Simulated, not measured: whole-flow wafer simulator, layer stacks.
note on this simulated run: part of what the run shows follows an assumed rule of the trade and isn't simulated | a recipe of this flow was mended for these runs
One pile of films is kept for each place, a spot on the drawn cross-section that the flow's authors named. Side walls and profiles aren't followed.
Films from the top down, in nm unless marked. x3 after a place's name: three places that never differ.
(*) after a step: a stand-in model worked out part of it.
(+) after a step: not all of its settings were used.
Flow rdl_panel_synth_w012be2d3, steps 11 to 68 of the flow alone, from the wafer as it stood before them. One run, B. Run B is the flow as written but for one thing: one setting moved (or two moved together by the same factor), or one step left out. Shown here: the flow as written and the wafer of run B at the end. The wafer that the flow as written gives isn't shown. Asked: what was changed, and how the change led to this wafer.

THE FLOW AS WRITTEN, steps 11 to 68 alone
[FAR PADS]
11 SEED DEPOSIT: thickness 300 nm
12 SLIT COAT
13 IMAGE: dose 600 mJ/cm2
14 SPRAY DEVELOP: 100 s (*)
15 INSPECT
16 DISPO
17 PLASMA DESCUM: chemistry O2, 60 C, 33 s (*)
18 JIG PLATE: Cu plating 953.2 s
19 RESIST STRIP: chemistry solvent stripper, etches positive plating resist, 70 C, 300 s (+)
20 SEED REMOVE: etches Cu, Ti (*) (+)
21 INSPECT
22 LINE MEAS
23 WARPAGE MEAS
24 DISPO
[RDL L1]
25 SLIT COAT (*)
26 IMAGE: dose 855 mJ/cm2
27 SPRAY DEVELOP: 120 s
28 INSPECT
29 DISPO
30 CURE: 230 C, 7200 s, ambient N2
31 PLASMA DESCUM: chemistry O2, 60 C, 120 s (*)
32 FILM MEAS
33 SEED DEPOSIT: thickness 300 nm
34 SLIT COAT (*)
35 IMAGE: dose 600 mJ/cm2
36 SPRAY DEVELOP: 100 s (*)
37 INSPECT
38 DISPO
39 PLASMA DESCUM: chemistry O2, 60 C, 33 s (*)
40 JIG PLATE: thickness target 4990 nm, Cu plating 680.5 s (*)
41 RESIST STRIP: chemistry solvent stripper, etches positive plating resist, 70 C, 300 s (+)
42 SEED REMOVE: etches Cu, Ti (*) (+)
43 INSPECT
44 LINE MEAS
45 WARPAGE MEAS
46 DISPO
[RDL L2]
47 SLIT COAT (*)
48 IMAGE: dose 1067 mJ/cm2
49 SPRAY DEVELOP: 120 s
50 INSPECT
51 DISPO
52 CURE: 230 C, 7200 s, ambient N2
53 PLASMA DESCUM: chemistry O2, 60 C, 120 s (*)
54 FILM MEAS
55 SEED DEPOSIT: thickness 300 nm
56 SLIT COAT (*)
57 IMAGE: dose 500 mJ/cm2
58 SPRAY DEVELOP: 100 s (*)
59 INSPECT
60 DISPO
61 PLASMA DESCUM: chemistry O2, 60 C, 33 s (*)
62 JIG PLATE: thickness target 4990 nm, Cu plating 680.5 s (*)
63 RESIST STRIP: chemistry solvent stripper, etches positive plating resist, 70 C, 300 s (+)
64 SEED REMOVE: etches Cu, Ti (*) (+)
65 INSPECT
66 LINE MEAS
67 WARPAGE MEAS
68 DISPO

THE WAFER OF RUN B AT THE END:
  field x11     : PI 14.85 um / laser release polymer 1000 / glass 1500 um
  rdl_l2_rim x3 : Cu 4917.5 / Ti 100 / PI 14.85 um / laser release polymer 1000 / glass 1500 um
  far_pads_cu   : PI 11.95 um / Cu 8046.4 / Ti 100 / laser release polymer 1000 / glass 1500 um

The cause: step 18, JIG PLATE: Cu plating 1106 s was run, where the flow has Cu plating 953.2 s.

How the change led to this, step by step:
  18 JIG PLATE: Cu plating 953.2 s
      far_pads_cu, rdl_l1_land, rdl_l1_via: Cu +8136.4 (as written it would be: Cu +7014.2)
  25 SLIT COAT (*)
      field x11, rdl_l2_cu, rdl_l2_space, rdl_l1_rim, rdl_l2_land, rdl_l2_via, rdl_l2_rim x3: PI +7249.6 (new film) (as written it would be: PI +6915.1 (new film))
      far_pads_cu: PI +4353 (new film) (as written it would be: PI +4450.5 (new film))
      (and at 2 more places)
  34 SLIT COAT (*)
      far_pads_cu: ILINE-POS-THICK-GRADE-A +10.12 um (new film) (as written it would be: ILINE-POS-THICK-GRADE-A +10.3 um (new film))
      rdl_l1_cu: ILINE-POS-THICK-GRADE-A +12.47 um (new film) (as written it would be: ILINE-POS-THICK-GRADE-A +12.38 um (new film))
      (and at 3 more places)
  36 SPRAY DEVELOP: 100 s (*)
      rdl_l1_cu: ILINE-POS-THICK-GRADE-A -12.47 um (all of it) (as written it would be: ILINE-POS-THICK-GRADE-A -12.38 um (all of it))
      rdl_l1_land: ILINE-POS-THICK-GRADE-A -9481.8 (all of it) (as written it would be: ILINE-POS-THICK-GRADE-A -9677 (all of it))
      (and at 1 more place)
  41 RESIST STRIP: chemistry solvent stripper, etches positive plating resist, 70 C, 300 s (+)
      far_pads_cu: ILINE-POS-THICK-GRADE-A -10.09 um (all of it) (as written it would be: ILINE-POS-THICK-GRADE-A -10.27 um (all of it))
      rdl_l1_space: ILINE-POS-THICK-GRADE-A -12.45 um (all of it) (as written it would be: ILINE-POS-THICK-GRADE-A -12.36 um (all of it))
  47 SLIT COAT (*)
      rdl_l1_space: PI +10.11 um (as written it would be: PI +9924.5)
      rdl_l1_cu: PI +6120.1 (new film) (as written it would be: PI +5962.6 (new film))
      (and at 1 more place)
  56 SLIT COAT (*)
      rdl_l1_cu: ILINE-POS-THICK-GRADE-A +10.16 um (new film) (as written it would be: ILINE-POS-THICK-GRADE-A +10.04 um (new film))
      rdl_l1_space: ILINE-POS-THICK-GRADE-A +11.13 um (new film) (as written it would be: ILINE-POS-THICK-GRADE-A +11.02 um (new film))
  63 RESIST STRIP: chemistry solvent stripper, etches positive plating resist, 70 C, 300 s (+)
      rdl_l1_cu: ILINE-POS-THICK-GRADE-A -10.13 um (all of it) (as written it would be: ILINE-POS-THICK-GRADE-A -10.01 um (all of it))
      rdl_l1_space: ILINE-POS-THICK-GRADE-A -11.1 um (all of it) (as written it would be: ILINE-POS-THICK-GRADE-A -10.99 um (all of it))
